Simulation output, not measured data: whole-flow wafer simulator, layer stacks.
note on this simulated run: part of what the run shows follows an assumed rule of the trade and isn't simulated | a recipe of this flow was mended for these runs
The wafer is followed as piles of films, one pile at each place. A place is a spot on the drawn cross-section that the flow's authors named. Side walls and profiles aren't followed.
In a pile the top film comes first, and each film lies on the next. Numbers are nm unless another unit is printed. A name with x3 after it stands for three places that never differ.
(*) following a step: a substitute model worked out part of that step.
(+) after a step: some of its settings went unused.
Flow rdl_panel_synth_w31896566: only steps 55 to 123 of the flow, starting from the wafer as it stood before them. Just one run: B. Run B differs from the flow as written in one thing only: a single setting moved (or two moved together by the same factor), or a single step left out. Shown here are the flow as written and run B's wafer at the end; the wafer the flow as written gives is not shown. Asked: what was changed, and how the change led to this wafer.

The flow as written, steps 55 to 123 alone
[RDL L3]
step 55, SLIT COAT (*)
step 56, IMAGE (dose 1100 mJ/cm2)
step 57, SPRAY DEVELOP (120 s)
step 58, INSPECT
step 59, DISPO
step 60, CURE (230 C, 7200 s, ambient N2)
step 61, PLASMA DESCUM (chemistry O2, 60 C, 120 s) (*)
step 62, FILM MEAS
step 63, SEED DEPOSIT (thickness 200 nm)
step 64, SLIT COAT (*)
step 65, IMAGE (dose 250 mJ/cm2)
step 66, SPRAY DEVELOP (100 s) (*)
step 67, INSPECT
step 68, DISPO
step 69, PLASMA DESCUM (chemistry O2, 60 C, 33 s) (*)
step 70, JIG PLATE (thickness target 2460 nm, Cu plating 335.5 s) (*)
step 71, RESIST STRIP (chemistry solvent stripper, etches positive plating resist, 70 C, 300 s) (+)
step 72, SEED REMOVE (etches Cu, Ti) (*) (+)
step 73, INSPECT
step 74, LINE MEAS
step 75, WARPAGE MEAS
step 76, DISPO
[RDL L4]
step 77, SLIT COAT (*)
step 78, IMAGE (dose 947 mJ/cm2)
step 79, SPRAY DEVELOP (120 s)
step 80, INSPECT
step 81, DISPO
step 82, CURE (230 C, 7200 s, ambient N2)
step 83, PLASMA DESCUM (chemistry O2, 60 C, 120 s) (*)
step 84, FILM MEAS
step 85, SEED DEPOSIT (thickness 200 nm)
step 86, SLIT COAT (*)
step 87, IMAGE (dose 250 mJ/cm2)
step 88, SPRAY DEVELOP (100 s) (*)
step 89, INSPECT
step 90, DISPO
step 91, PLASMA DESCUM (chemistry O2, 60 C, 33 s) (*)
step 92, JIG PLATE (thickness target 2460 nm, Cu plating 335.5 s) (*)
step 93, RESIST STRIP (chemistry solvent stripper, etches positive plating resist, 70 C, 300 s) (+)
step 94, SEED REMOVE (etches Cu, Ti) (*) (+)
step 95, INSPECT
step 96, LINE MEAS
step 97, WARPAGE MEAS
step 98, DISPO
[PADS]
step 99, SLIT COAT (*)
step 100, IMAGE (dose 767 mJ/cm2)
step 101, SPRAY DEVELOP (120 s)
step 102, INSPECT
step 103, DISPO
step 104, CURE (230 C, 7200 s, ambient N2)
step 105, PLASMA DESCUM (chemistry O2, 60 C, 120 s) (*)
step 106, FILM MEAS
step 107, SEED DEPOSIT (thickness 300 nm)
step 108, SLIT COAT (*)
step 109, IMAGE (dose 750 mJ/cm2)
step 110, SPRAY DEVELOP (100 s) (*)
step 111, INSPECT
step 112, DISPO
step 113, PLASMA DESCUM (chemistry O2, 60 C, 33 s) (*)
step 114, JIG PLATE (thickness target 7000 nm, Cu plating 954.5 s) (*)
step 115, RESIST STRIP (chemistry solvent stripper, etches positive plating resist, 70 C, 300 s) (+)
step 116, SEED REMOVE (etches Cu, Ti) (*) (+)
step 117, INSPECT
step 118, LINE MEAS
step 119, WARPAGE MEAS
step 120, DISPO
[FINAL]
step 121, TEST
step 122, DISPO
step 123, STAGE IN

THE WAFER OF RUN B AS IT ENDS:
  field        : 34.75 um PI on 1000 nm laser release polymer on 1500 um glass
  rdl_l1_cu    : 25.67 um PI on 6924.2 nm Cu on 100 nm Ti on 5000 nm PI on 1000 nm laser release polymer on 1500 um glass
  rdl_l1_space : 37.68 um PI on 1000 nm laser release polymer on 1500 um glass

What caused this: step 70, JIG PLATE: Cu plating 285.2 s was run, whereas the flow has Cu plating 335.5 s.

Step by step, how the change led to this:
  step 70, JIG PLATE (thickness target 2460 nm, Cu plating 335.5 s) (*)
      rdl_l3_cu, rdl_l3_land, rdl_l3_via, rdl_l4_land, rdl_l4_via: +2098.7 Cu (in the flow as written it would be: +2468.8 Cu)
  step 77, SLIT COAT (*)
      field, pads_cu, pads_space, pads_land, pads_via: +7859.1 PI (in the flow as written it would be: +8112.6 PI)
      rdl_l1_cu: +7727 PI (in the flow as written it would be: +7979.2 PI)
      (as well as at 13 more places)
  step 86, SLIT COAT (*)
      rdl_l3_land: +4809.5 ILINE-POS-THICK-GRADE-A (new film) (in the flow as written it would be: +4693.2 ILINE-POS-THICK-GRADE-A (new film))
      rdl_l3_via: +4774.2 ILINE-POS-THICK-GRADE-A (new film) (in the flow as written it would be: +4627.8 ILINE-POS-THICK-GRADE-A (new film))
  step 93, RESIST STRIP (chemistry solvent stripper, etches positive plating resist, 70 C, 300 s) (+)
      rdl_l3_land: -4779.8 ILINE-POS-THICK-GRADE-A (all of it) (in the flow as written it would be: -4663.5 ILINE-POS-THICK-GRADE-A (all of it))
      rdl_l3_via: -4744.5 ILINE-POS-THICK-GRADE-A (all of it) (in the flow as written it would be: -4598.1 ILINE-POS-THICK-GRADE-A (all of it))
  step 99, SLIT COAT (*)
      rdl_l3_via: +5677 PI (in the flow as written it would be: +5534.5 PI)
      rdl_l4_via: +10.93 um PI (new film) (in the flow as written it would be: +10.89 um PI (new film))
  step 108, SLIT COAT (*)
      rdl_l4_cu, rdl_l4_space: +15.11 um ILINE-POS-THICK-GRADE-A (new film) (in the flow as written it would be: +15.12 um ILINE-POS-THICK-GRADE-A (new film))
      rdl_l3_cu: +15.02 um ILINE-POS-THICK-GRADE-A (new film) (in the flow as written it would be: +15.04 um ILINE-POS-THICK-GRADE-A (new film))
      (as well as at 5 more places)
  step 115, RESIST STRIP (chemistry solvent stripper, etches positive plating resist, 70 C, 300 s) (+)
      rdl_l4_cu, rdl_l4_space: -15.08 um ILINE-POS-THICK-GRADE-A (all of it) (in the flow as written it would be: -15.09 um ILINE-POS-THICK-GRADE-A (all of it))
      rdl_l3_cu: -14.99 um ILINE-POS-THICK-GRADE-A (all of it) (in the flow as written it would be: -15.01 um ILINE-POS-THICK-GRADE-A (all of it))
      (as well as at 5 more places)
